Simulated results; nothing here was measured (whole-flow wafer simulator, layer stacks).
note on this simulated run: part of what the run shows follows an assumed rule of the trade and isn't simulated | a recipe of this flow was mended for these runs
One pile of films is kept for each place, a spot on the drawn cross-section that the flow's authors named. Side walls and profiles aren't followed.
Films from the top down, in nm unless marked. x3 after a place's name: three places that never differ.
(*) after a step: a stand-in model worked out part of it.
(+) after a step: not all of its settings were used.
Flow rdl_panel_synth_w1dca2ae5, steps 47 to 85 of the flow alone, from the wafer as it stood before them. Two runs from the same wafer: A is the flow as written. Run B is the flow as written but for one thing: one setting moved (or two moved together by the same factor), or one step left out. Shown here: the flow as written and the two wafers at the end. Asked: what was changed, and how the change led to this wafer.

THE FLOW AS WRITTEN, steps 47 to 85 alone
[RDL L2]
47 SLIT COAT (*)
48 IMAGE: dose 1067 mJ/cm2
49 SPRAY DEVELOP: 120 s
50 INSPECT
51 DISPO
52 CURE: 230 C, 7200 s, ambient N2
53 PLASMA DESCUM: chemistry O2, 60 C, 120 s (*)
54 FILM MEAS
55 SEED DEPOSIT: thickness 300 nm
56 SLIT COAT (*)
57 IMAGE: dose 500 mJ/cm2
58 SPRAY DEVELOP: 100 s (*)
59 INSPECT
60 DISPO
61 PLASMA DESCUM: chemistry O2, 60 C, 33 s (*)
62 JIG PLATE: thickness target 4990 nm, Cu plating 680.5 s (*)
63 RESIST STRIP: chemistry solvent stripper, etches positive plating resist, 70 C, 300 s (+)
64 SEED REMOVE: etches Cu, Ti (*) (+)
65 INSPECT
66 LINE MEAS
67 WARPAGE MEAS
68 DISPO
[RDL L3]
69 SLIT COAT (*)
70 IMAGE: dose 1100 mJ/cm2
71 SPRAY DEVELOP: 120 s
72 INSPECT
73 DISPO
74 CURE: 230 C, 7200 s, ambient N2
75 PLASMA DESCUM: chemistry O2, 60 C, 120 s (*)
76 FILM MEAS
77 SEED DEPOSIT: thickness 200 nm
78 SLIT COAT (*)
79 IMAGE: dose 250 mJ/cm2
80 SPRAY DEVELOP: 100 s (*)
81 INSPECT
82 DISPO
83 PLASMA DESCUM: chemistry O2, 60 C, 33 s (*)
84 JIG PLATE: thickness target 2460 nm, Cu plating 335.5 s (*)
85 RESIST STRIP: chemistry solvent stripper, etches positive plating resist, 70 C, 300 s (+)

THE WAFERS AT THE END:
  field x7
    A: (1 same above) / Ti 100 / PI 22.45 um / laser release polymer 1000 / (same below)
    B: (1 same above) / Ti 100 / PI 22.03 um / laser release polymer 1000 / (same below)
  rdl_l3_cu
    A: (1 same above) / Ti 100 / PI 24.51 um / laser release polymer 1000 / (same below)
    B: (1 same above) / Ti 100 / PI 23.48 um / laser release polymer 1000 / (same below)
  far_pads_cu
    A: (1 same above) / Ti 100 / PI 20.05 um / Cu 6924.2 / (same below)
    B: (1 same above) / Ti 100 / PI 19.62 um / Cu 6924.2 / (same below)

The cause: step 62, JIG PLATE: Cu plating 492.7 s was run, where the flow has Cu plating 680.5 s.

How the change led to this, step by step:
  62 JIG PLATE: thickness target 4990 nm, Cu plating 680.5 s (*)
      rdl_l2_cu, rdl_l2_land, rdl_l2_via, rdl_l2_rim, rdl_l3_land, rdl_l3_via: A Cu +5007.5 | B Cu +3625.6
  69 SLIT COAT (*)
      rdl_l2_space: A PI +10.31 um | B PI +9216.2
      field x7, rdl_l4_land x2: A PI +7936.4 | B PI +7509
      (and at 12 more places)
  78 SLIT COAT (*)
      rdl_l3_cu, rdl_l3_space: A ILINE-POS-THICK-GRADE-A +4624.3 (new film) | B ILINE-POS-THICK-GRADE-A +4529.2 (new film)
      rdl_l2_space: A ILINE-POS-THICK-GRADE-A +5535.4 (new film) | B ILINE-POS-THICK-GRADE-A +5338 (new film)
      (and at 4 more places)
  80 SPRAY DEVELOP: 100 s (*)
      rdl_l3_cu: A ILINE-POS-THICK-GRADE-A -4624.3 (all of it) | B ILINE-POS-THICK-GRADE-A -4529.2 (all of it)
      rdl_l3_land: A ILINE-POS-THICK-GRADE-A -2880.1 (all of it) | B ILINE-POS-THICK-GRADE-A -2968.5 (all of it)
  85 RESIST STRIP: chemistry solvent stripper, etches positive plating resist, 70 C, 300 s (+)
      rdl_l2_space: A ILINE-POS-THICK-GRADE-A -5505.7 (all of it) | B ILINE-POS-THICK-GRADE-A -5308.3 (all of it)
      rdl_l1_rim: A ILINE-POS-THICK-GRADE-A -5069.9 (all of it) | B ILINE-POS-THICK-GRADE-A -4873 (all of it)
      (and at 3 more places)
